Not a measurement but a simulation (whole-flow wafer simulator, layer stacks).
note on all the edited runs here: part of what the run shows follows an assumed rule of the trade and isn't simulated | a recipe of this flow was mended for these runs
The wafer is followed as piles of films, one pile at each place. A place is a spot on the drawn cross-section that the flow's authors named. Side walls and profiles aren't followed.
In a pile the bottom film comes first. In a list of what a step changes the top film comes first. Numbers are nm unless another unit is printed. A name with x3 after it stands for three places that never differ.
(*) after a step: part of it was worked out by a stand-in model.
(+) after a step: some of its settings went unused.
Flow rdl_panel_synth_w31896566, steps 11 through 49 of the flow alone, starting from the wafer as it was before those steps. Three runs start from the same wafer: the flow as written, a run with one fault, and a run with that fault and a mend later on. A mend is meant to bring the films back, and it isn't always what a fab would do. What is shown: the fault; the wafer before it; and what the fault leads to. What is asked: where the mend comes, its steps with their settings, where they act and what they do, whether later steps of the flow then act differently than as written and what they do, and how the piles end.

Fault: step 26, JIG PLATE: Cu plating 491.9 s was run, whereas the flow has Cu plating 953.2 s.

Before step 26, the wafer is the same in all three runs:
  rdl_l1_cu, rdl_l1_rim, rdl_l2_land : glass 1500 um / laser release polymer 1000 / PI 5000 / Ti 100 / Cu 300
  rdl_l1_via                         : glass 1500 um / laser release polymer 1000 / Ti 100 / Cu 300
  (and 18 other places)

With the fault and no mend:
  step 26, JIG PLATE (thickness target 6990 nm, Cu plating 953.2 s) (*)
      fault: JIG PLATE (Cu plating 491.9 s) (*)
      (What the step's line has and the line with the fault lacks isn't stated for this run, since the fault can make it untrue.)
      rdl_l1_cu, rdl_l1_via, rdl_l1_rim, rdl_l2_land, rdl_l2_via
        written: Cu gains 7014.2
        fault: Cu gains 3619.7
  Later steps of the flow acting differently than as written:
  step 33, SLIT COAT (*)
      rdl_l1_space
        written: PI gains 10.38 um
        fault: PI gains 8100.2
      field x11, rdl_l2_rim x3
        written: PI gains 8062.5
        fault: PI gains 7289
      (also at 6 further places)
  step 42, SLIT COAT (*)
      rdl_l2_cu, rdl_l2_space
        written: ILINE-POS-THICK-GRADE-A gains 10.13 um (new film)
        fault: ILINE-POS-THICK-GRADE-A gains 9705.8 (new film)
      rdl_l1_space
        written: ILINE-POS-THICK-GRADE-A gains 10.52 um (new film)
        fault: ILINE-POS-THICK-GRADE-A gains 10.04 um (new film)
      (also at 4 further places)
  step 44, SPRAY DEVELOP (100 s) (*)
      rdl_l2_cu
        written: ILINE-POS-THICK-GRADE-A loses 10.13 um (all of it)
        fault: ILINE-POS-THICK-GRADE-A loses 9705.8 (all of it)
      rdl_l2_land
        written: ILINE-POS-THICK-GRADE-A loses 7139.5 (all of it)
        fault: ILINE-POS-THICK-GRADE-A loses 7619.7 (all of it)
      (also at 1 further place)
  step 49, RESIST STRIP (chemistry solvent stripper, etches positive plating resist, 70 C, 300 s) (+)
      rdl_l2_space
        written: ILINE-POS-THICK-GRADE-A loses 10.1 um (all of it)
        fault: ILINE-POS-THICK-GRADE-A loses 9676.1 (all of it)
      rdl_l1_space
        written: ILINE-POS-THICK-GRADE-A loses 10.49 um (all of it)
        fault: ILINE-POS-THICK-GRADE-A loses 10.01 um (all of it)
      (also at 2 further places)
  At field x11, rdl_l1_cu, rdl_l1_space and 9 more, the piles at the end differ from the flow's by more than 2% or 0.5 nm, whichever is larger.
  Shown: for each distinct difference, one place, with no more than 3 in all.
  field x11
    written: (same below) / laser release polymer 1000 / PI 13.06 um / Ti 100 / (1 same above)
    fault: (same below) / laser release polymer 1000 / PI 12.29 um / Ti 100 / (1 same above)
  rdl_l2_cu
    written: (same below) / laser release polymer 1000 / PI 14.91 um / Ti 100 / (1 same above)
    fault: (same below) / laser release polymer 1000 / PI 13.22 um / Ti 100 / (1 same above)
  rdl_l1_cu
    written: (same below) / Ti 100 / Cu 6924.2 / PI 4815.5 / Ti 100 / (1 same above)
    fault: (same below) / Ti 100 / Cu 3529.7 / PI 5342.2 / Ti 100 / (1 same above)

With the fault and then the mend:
  The mend follows step 26.
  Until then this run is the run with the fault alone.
  step 26a, JIG PLATE (Cu plating 461.3 s) (*) (a further turn of the flow's step 26, with different settings)
      rdl_l1_cu, rdl_l1_via, rdl_l1_rim, rdl_l2_land, rdl_l2_via
        Cu gains 3394.5
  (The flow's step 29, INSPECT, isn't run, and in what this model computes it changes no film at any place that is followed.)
  None of the later steps of the flow acts differently than as written at any place that is followed.
  The piles end the same as the flow's at every place that both follow.
